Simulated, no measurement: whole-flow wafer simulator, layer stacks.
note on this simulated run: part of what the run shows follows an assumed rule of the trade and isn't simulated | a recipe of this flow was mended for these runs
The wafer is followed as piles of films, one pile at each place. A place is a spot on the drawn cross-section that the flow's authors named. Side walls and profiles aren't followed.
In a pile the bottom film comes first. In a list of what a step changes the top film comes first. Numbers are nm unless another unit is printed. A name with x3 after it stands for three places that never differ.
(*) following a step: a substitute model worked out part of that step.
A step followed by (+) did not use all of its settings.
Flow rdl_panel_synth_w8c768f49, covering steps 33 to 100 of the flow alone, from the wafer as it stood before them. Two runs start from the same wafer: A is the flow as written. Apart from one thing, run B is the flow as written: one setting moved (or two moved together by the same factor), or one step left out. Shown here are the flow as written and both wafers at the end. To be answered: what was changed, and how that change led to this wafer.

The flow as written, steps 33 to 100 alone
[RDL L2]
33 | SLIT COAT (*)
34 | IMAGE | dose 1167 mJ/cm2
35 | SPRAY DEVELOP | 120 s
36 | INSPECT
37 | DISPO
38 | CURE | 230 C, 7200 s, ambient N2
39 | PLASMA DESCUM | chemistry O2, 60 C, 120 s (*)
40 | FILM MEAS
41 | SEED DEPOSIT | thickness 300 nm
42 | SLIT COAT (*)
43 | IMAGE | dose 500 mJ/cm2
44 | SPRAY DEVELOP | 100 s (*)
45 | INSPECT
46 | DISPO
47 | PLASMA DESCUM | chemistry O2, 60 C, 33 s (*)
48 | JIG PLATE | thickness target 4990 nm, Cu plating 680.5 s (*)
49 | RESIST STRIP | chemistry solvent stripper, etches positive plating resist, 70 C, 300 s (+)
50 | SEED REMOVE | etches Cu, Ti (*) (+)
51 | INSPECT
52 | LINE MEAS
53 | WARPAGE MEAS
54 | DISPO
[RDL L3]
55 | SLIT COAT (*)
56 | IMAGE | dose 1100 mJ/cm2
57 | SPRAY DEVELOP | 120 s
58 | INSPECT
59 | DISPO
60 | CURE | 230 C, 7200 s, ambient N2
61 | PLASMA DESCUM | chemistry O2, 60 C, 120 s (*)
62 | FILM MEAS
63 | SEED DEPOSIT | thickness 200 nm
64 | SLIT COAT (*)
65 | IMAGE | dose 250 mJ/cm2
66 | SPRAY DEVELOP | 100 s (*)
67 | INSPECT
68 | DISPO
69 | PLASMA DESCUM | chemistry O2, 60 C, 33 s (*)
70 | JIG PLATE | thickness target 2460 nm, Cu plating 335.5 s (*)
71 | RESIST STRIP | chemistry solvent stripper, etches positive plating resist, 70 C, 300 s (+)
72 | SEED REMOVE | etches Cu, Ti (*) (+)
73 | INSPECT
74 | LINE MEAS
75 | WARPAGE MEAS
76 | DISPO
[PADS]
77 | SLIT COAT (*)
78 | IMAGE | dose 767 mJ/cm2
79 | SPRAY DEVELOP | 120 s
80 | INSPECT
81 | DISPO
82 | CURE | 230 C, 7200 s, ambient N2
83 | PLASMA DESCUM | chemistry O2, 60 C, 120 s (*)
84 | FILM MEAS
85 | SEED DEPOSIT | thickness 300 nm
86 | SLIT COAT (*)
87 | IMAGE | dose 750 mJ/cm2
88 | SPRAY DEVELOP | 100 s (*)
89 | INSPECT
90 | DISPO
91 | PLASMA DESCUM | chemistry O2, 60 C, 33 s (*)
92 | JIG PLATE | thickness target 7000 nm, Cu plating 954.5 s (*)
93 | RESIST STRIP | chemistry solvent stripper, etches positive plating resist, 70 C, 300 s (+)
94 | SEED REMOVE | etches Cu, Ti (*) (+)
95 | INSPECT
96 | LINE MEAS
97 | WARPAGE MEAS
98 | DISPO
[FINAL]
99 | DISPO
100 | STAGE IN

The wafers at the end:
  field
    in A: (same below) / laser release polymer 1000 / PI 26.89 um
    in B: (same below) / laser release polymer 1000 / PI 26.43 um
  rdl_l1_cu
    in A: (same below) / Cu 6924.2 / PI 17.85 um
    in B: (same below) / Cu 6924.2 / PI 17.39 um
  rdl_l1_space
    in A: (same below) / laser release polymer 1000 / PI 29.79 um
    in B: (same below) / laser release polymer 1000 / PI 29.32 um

Cause: step 48, JIG PLATE: Cu plating 476.3 s was run, while the flow as written has Cu plating 680.5 s.

How this came from the change, step by step:
  48 | JIG PLATE | thickness target 4990 nm, Cu plating 680.5 s (*)
      rdl_l2_cu, rdl_l2_land, rdl_l2_via, rdl_l2_rim, rdl_l3_land, rdl_l3_via: A +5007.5 Cu | B +3504.9 Cu
  55 | SLIT COAT (*)
      rdl_l2_space: A +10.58 um PI | B +9361.8 PI
      rdl_l2_via: A +10.74 um PI (new film) | B +9934.6 PI (new film)
      (also at 14 further places)
  64 | SLIT COAT (*)
      rdl_l3_cu, rdl_l3_space: A +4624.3 ILINE-POS-THICK-GRADE-A (new film) | B +4520 ILINE-POS-THICK-GRADE-A (new film)
      rdl_l2_cu: A +5291.3 ILINE-POS-THICK-GRADE-A (new film) | B +5181.4 ILINE-POS-THICK-GRADE-A (new film)
      (also at 5 further places)
  66 | SPRAY DEVELOP | 100 s (*)
      rdl_l3_cu: A -4624.3 ILINE-POS-THICK-GRADE-A (all of it) | B -4520 ILINE-POS-THICK-GRADE-A (all of it)
      rdl_l3_land: A -2880.1 ILINE-POS-THICK-GRADE-A (all of it) | B -2977.1 ILINE-POS-THICK-GRADE-A (all of it)
  71 | RESIST STRIP | chemistry solvent stripper, etches positive plating resist, 70 C, 300 s (+)
      rdl_l2_cu: A -5261.6 ILINE-POS-THICK-GRADE-A (all of it) | B -5151.7 ILINE-POS-THICK-GRADE-A (all of it)
      rdl_l2_space: A -5594.9 ILINE-POS-THICK-GRADE-A (all of it) | B -5397.6 ILINE-POS-THICK-GRADE-A (all of it)
      (also at 4 further places)
  77 | SLIT COAT (*)
      rdl_l2_space: A +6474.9 PI | B +6292.5 PI
      rdl_l1_rim: A +5965.6 PI | B +5747.1 PI
      (also at 5 further places)
  86 | SLIT COAT (*)
      rdl_l2_cu: A +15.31 um ILINE-POS-THICK-GRADE-A (new film) | B +15.2 um ILINE-POS-THICK-GRADE-A (new film)
      rdl_l2_space: A +15.33 um ILINE-POS-THICK-GRADE-A (new film) | B +15.22 um ILINE-POS-THICK-GRADE-A (new film)
      (also at 8 further places)
  93 | RESIST STRIP | chemistry solvent stripper, etches positive plating resist, 70 C, 300 s (+)
      rdl_l2_cu: A -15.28 um ILINE-POS-THICK-GRADE-A (all of it) | B -15.18 um ILINE-POS-THICK-GRADE-A (all of it)
      rdl_l2_space: A -15.3 um ILINE-POS-THICK-GRADE-A (all of it) | B -15.19 um ILINE-POS-THICK-GRADE-A (all of it)
      (also at 8 further places)
